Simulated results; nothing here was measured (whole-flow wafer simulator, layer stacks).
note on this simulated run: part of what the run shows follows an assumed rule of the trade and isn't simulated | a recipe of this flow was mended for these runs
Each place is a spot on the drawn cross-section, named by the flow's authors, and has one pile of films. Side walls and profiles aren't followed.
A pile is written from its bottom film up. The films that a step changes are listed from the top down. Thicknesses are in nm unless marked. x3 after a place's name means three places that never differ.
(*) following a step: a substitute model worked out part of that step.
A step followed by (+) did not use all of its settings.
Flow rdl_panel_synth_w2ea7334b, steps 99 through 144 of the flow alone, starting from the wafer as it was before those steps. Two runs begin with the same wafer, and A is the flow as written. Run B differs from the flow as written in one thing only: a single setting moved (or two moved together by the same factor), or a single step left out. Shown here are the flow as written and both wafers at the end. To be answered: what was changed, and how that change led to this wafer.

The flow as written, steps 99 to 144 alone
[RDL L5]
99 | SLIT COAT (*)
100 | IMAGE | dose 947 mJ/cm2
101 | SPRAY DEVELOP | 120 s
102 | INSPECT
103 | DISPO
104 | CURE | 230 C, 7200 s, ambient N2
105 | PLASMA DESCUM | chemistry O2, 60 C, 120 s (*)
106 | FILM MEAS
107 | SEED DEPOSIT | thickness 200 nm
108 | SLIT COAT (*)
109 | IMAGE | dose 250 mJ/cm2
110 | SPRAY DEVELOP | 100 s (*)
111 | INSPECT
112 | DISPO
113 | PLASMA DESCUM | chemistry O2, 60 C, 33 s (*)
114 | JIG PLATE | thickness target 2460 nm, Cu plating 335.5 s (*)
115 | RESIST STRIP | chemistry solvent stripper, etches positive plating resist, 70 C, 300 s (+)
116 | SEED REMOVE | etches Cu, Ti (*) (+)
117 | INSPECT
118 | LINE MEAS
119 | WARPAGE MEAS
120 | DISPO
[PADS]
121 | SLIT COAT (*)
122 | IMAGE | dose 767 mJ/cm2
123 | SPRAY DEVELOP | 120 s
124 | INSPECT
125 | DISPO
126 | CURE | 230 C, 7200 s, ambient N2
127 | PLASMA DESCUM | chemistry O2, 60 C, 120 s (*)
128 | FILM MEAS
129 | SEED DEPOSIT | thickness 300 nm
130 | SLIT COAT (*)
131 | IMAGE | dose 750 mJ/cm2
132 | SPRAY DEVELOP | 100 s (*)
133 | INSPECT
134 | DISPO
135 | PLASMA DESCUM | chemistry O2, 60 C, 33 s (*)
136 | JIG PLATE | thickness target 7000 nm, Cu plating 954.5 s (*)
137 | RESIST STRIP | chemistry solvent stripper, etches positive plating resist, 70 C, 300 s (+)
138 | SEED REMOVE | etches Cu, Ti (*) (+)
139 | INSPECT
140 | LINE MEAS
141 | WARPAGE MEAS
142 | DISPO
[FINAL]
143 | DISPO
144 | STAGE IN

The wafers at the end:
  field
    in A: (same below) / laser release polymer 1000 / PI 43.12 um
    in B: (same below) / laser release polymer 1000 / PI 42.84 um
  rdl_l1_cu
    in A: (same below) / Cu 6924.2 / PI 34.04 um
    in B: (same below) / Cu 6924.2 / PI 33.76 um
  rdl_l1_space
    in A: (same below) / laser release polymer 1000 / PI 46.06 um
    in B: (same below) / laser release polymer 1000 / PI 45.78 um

The reason: step 114, JIG PLATE: Cu plating 234.8 s was run, whereas the flow has Cu plating 335.5 s.

Step by step, how the change led to this:
  114 | JIG PLATE | thickness target 2460 nm, Cu plating 335.5 s (*)
      rdl_l5_cu, rdl_l5_land, rdl_l5_via, pads_land, pads_via: A +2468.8 Cu | B +1727.8 Cu
  121 | SLIT COAT (*)
      rdl_l2_cu, rdl_l2_space: A +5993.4 PI | B +5718.2 PI
      field: A +5893.8 PI | B +5619.6 PI
      (and at 22 other places as well)
  130 | SLIT COAT (*)
      rdl_l2_cu, rdl_l2_space: A +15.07 um ILINE-POS-THICK-GRADE-A (new film) | B +15.08 um ILINE-POS-THICK-GRADE-A (new film)
      rdl_l5_cu: A +15.12 um ILINE-POS-THICK-GRADE-A (new film) | B +14.87 um ILINE-POS-THICK-GRADE-A (new film)
      (and at 7 other places as well)
  132 | SPRAY DEVELOP | 100 s (*)
      pads_cu: A -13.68 um ILINE-POS-THICK-GRADE-A (all of it) | B -13.64 um ILINE-POS-THICK-GRADE-A (all of it)
      pads_land: A -13.11 um ILINE-POS-THICK-GRADE-A (all of it) | B -13.17 um ILINE-POS-THICK-GRADE-A (all of it)
      (and at 1 other place as well)
  137 | RESIST STRIP | chemistry solvent stripper, etches positive plating resist, 70 C, 300 s (+)
      rdl_l5_cu: A -15.09 um ILINE-POS-THICK-GRADE-A (all of it) | B -14.84 um ILINE-POS-THICK-GRADE-A (all of it)
      rdl_l5_space: A -15.09 um ILINE-POS-THICK-GRADE-A (all of it) | B -14.89 um ILINE-POS-THICK-GRADE-A (all of it)
      (and at 3 other places as well)
